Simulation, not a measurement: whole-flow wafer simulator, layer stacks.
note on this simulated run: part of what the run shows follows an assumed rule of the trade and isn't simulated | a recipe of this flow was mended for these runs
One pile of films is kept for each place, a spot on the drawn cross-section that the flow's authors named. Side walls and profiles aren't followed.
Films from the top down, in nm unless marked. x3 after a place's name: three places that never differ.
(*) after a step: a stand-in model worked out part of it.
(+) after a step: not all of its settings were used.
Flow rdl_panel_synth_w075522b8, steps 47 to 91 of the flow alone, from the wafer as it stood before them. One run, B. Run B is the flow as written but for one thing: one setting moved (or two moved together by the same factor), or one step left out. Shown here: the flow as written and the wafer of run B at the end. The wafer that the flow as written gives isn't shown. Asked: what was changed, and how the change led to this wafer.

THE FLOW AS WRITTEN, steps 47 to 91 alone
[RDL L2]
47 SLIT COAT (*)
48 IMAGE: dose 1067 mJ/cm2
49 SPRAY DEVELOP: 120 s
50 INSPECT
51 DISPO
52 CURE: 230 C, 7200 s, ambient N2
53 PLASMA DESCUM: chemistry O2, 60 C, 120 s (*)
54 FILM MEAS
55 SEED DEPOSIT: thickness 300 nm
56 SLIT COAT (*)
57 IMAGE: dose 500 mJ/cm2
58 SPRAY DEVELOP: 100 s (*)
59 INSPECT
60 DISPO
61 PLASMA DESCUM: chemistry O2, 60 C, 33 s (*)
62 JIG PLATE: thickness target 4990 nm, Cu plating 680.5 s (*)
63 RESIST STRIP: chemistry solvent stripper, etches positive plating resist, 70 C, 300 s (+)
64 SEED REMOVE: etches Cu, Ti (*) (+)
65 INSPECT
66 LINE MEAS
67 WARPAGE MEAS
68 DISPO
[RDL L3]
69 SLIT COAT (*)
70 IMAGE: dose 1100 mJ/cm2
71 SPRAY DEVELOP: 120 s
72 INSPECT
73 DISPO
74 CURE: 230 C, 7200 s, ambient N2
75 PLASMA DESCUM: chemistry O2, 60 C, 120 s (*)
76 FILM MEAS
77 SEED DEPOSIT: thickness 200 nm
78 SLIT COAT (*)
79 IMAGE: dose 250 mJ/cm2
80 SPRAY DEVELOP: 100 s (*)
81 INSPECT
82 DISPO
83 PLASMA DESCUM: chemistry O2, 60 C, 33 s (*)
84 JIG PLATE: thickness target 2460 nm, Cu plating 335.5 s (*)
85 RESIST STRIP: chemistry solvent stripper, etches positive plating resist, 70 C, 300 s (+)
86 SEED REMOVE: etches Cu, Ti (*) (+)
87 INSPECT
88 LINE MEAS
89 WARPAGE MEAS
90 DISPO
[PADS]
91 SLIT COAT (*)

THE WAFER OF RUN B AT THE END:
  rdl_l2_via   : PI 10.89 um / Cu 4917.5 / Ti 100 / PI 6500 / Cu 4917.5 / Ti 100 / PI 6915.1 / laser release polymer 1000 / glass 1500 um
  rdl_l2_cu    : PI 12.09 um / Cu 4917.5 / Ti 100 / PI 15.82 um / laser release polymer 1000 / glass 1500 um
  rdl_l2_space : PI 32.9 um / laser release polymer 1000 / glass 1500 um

The cause: step 49, SPRAY DEVELOP: 120 s, was left out.

How the change led to this, step by step:
  56 SLIT COAT (*)
      rdl_l2_cu, rdl_l2_space: ILINE-POS-THICK-GRADE-A +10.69 um (new film) (as written it would be: ILINE-POS-THICK-GRADE-A +9884.2 (new film))
      rdl_l2_via: ILINE-POS-THICK-GRADE-A +9183.2 (new film) (as written it would be: ILINE-POS-THICK-GRADE-A +12.83 um (new film))
      (and at 2 more places)
  58 SPRAY DEVELOP: 100 s (*)
      rdl_l2_cu: ILINE-POS-THICK-GRADE-A -10.69 um (all of it) (as written it would be: ILINE-POS-THICK-GRADE-A -9884.2 (all of it))
      rdl_l2_via: ILINE-POS-THICK-GRADE-A -9183.2 (all of it) (as written it would be: ILINE-POS-THICK-GRADE-A -12.83 um (all of it))
      (and at 1 more place)
  63 RESIST STRIP: chemistry solvent stripper, etches positive plating resist, 70 C, 300 s (+)
      rdl_l2_space: ILINE-POS-THICK-GRADE-A -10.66 um (all of it) (as written it would be: ILINE-POS-THICK-GRADE-A -9854.5 (all of it))
      rdl_l1_rim: ILINE-POS-THICK-GRADE-A -9509.2 (all of it) (as written it would be: ILINE-POS-THICK-GRADE-A -8353.4 (all of it))
  69 SLIT COAT (*)
      rdl_l2_via: PI +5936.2 (new film) (as written it would be: PI +11.04 um (new film))
      rdl_l2_cu: PI +5944.3 (new film) (as written it would be: PI +5700.3 (new film))
      (and at 3 more places)
  78 SLIT COAT (*)
      rdl_l2_cu: ILINE-POS-THICK-GRADE-A +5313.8 (new film) (as written it would be: ILINE-POS-THICK-GRADE-A +5163.2 (new film))
      rdl_l2_space: ILINE-POS-THICK-GRADE-A +5678.3 (new film) (as written it would be: ILINE-POS-THICK-GRADE-A +5535.4 (new film))
      (and at 3 more places)
  85 RESIST STRIP: chemistry solvent stripper, etches positive plating resist, 70 C, 300 s (+)
      rdl_l2_cu: ILINE-POS-THICK-GRADE-A -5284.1 (all of it) (as written it would be: ILINE-POS-THICK-GRADE-A -5133.5 (all of it))
      rdl_l2_space: ILINE-POS-THICK-GRADE-A -5648.6 (all of it) (as written it would be: ILINE-POS-THICK-GRADE-A -5505.7 (all of it))
      (and at 3 more places)
  91 SLIT COAT (*)
      rdl_l2_cu: PI +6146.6 (as written it would be: PI +6011.4)
      rdl_l1_rim: PI +6124.9 (as written it would be: PI +5990.4)
      (and at 2 more places)
Counting metal films that touch as one body, rdl_l2_via has 2 bodies (between them, from the top down: PI 6500); the flow as written gives 1 body.
